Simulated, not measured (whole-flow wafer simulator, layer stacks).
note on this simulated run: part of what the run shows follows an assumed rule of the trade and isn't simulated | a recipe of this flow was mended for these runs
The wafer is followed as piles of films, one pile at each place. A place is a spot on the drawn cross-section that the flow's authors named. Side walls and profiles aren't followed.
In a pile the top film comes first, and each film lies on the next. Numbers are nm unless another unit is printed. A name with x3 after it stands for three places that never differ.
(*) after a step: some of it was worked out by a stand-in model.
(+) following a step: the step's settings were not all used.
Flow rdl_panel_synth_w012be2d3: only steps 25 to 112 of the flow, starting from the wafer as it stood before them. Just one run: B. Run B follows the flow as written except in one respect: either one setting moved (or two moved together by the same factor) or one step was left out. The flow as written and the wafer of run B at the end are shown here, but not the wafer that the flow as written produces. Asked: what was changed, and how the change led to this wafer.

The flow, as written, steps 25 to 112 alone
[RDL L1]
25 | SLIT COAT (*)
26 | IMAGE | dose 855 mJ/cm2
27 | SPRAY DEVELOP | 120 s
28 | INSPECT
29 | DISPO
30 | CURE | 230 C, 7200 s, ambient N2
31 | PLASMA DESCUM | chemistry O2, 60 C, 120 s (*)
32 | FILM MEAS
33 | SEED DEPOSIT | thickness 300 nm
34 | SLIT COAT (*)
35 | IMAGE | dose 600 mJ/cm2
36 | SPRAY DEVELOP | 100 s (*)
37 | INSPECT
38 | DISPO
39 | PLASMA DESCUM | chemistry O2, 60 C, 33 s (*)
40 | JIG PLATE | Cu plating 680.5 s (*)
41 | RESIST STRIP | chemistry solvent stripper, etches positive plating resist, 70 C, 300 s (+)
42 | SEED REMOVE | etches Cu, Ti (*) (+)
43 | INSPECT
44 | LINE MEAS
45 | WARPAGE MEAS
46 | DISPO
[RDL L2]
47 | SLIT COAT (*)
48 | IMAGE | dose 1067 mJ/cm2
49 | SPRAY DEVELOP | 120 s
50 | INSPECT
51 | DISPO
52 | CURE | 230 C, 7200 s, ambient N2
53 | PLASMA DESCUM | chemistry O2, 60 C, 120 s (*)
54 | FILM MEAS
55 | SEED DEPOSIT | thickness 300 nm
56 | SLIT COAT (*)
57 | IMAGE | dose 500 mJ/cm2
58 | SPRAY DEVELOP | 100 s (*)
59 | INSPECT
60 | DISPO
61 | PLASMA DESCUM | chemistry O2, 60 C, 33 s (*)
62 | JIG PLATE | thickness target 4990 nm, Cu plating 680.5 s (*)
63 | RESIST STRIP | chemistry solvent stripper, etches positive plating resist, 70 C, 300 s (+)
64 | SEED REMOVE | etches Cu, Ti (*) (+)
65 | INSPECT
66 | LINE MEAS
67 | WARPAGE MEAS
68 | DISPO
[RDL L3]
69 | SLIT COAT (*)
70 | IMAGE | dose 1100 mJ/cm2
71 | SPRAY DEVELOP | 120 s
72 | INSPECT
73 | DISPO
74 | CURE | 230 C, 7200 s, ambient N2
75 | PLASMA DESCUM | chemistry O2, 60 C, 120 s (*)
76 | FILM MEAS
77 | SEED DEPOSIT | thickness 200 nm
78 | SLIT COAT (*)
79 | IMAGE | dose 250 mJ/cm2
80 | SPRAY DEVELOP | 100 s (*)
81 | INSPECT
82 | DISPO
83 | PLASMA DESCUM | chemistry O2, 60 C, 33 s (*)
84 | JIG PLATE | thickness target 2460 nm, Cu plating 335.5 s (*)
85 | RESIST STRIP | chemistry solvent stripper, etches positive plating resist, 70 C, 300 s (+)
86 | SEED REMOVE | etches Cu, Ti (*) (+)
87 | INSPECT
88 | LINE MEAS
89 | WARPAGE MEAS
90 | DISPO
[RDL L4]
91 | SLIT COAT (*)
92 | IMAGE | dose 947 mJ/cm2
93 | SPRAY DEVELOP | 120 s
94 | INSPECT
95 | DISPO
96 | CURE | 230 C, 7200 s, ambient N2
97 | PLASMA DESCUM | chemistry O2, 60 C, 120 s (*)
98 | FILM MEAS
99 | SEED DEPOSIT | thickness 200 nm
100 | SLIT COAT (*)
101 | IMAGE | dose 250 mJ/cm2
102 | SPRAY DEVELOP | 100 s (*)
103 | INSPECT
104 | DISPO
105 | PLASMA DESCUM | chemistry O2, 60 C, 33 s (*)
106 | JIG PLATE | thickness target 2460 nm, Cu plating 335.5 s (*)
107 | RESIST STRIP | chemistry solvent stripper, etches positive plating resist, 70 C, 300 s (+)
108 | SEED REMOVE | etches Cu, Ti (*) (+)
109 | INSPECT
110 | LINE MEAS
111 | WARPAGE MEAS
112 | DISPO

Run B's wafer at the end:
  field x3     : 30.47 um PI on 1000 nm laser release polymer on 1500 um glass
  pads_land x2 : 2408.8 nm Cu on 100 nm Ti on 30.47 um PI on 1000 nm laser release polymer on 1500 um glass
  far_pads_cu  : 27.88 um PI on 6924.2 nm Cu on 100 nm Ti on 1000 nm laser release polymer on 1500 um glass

What caused this: step 40, JIG PLATE: Cu plating 626.1 s was run, while the flow as written has Cu plating 680.5 s.

How this came from the change, step by step:
  40 | JIG PLATE | Cu plating 680.5 s (*)
      rdl_l1_cu, rdl_l1_land, rdl_l1_via, rdl_l1_rim, rdl_l2_land, rdl_l2_via: Cu gains 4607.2 (it would be, as written: Cu gains 5007.5)
  47 | SLIT COAT (*)
      rdl_l2_cu, rdl_l2_space: PI gains 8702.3 (it would be, as written: PI gains 8899.9)
      far_pads_cu: PI gains 7541 (it would be, as written: PI gains 7707.8)
      (as well as at 2 more places)
  56 | SLIT COAT (*)
      rdl_l1_cu: ILINE-POS-THICK-GRADE-A gains 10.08 um (new film) (it would be, as written: ILINE-POS-THICK-GRADE-A gains 10.04 um (new film))
      rdl_l1_space: ILINE-POS-THICK-GRADE-A gains 10.99 um (new film) (it would be, as written: ILINE-POS-THICK-GRADE-A gains 11.02 um (new film))
      (as well as at 1 more place)
  58 | SPRAY DEVELOP | 100 s (*)
      rdl_l2_via: ILINE-POS-THICK-GRADE-A loses 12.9 um (all of it) (it would be, as written: ILINE-POS-THICK-GRADE-A loses 12.83 um (all of it))
  63 | RESIST STRIP | chemistry solvent stripper, etches positive plating resist, 70 C, 300 s (+)
      rdl_l1_cu: ILINE-POS-THICK-GRADE-A loses 10.05 um (all of it) (it would be, as written: ILINE-POS-THICK-GRADE-A loses 10.01 um (all of it))
      rdl_l1_space: ILINE-POS-THICK-GRADE-A loses 10.96 um (all of it) (it would be, as written: ILINE-POS-THICK-GRADE-A loses 10.99 um (all of it))
  69 | SLIT COAT (*)
      rdl_l2_space: PI gains 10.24 um (it would be, as written: PI gains 10.31 um)
      rdl_l2_via: PI gains 11.09 um (new film) (it would be, as written: PI gains 11.04 um (new film))
  91 | SLIT COAT (*)
      far_pads_cu: PI gains 8036 (it would be, as written: PI gains 7829.7)
      rdl_l1_cu: PI gains 8332.1 (it would be, as written: PI gains 8062.8)
      (as well as at 3 more places)
  100 | SLIT COAT (*)
      rdl_l1_cu: ILINE-POS-THICK-GRADE-A gains 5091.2 (new film) (it would be, as written: ILINE-POS-THICK-GRADE-A gains 5202.8 (new film))
      rdl_l1_space: ILINE-POS-THICK-GRADE-A gains 5091.5 (new film) (it would be, as written: ILINE-POS-THICK-GRADE-A gains 5250.1 (new film))
  107 | RESIST STRIP | chemistry solvent stripper, etches positive plating resist, 70 C, 300 s (+)
      rdl_l1_cu: ILINE-POS-THICK-GRADE-A loses 5061.5 (all of it) (it would be, as written: ILINE-POS-THICK-GRADE-A loses 5173.1 (all of it))
      rdl_l1_space: ILINE-POS-THICK-GRADE-A loses 5061.8 (all of it) (it would be, as written: ILINE-POS-THICK-GRADE-A loses 5220.4 (all of it))
